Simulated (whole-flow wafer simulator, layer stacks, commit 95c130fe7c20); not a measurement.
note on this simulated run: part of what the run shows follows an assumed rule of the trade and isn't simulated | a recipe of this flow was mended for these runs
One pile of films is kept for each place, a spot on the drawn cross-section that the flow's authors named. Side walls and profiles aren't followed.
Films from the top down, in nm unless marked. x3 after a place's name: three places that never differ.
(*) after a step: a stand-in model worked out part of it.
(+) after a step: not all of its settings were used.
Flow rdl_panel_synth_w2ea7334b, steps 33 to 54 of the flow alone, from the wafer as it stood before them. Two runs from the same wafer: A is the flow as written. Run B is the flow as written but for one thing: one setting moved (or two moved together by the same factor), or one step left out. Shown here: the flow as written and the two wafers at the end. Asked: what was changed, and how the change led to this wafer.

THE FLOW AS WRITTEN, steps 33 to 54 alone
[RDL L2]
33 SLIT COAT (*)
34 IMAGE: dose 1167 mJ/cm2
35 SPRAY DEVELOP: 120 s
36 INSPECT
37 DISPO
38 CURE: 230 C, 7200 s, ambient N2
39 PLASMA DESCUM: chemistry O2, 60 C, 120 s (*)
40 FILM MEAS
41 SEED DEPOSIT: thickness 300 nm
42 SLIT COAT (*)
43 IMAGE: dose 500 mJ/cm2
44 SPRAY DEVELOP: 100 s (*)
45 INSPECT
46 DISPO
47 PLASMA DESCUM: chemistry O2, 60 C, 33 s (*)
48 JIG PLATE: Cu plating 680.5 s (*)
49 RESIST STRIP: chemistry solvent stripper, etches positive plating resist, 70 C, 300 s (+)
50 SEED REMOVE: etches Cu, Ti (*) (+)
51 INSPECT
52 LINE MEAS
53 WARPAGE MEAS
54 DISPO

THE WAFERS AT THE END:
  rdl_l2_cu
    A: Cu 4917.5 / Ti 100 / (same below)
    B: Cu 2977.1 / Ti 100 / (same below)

The cause: step 48, JIG PLATE: Cu plating 416.8 s was run, where the flow has Cu plating 680.5 s.

How the change led to this, step by step:
  48 JIG PLATE: Cu plating 680.5 s (*)
      rdl_l2_cu, rdl_l2_land, rdl_l2_via, rdl_l2_rim x3: A Cu +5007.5 | B Cu +3067.1
